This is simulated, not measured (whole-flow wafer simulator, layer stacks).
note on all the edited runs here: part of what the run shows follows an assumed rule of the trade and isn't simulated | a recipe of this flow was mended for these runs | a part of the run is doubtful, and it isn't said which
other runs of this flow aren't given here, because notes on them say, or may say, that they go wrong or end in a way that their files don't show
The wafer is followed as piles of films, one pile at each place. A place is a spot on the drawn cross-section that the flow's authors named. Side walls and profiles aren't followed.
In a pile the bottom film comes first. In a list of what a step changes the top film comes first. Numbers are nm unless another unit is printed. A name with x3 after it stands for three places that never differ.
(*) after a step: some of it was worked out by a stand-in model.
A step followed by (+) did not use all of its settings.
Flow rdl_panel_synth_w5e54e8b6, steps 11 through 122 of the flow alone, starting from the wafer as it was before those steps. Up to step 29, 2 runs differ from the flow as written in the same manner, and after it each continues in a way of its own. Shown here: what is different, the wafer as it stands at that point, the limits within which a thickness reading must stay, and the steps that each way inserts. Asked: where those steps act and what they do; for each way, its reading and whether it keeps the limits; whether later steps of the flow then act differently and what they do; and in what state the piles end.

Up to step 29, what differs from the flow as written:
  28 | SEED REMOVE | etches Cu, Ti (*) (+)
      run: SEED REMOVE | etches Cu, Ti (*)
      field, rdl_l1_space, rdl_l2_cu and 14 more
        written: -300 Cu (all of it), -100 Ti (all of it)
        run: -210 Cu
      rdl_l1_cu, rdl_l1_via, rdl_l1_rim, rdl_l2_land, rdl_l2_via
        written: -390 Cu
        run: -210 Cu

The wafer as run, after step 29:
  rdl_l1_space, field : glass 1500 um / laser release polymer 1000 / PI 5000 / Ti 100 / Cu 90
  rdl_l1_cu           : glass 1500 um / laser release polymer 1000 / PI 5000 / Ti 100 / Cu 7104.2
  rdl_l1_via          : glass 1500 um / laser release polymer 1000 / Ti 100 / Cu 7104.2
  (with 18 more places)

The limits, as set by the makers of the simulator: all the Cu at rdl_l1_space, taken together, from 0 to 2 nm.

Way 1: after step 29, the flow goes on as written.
  After step 29, the reading is 90 nm, outside the limits.
  Steps further on in the flow that do not act as written (7 other steps are not shown; they differ only slightly, by no more than 2% or 0.5 nm, whichever is larger):
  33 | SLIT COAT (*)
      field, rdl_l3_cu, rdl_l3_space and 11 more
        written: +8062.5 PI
        way: +8060.2 PI (new film)
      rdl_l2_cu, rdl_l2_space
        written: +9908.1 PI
        way: +9903 PI (new film)
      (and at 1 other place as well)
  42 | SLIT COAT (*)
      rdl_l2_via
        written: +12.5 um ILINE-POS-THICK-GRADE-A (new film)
        way: +12.51 um ILINE-POS-THICK-GRADE-A (new film)
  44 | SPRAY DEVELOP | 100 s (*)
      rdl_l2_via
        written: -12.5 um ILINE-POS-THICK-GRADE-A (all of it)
        way: -12.51 um ILINE-POS-THICK-GRADE-A (all of it)
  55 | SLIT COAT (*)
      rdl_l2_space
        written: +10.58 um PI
        way: +10.57 um PI
  By the end, the piles at field, rdl_l1_cu, rdl_l1_space and 19 more depart from the flow's by more than 2% or 0.5 nm, whichever is larger.
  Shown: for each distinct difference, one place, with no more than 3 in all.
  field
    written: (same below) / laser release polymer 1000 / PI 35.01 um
    way: (same below) / laser release polymer 1000 / PI 5000 / Ti 100 / Cu 90 / PI 30 um
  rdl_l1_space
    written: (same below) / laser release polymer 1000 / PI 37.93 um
    way: (same below) / laser release polymer 1000 / PI 5000 / Ti 100 / Cu 90 / PI 32.93 um
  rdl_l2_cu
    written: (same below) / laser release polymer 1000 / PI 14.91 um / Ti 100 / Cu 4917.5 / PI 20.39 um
    way: (same below) / laser release polymer 1000 / PI 5000 / Ti 100 / Cu 90 / PI 9903 / Ti 100 / Cu 4917.5 / PI 20.39 um

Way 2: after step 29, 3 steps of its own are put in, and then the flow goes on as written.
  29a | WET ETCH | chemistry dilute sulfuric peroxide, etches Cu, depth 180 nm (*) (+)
      field, rdl_l1_space, rdl_l2_cu and 14 more
        -90 Cu (all of it)
      rdl_l1_cu, rdl_l1_via, rdl_l1_rim, rdl_l2_land, rdl_l2_via
        -180 Cu
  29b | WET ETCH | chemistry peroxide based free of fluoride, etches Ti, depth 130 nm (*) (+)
      field, rdl_l1_space, rdl_l2_cu and 14 more
        -100 Ti (all of it)
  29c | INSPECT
      does not change any film at any place that is followed
  After step 29c, the reading is 0 nm, within the limits.
  Steps further on in the flow that do not act as written (9 other steps are not shown; they differ only slightly, by no more than 2% or 0.5 nm, whichever is larger):
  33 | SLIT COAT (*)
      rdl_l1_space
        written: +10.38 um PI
        way: +10.37 um PI
  When the end is reached, the piles differ only a little from the flow's at the places that both follow, at most by 2% or 0.5 nm, whichever is larger.

Inside the limits: way 2. Outside the limits: way 1.
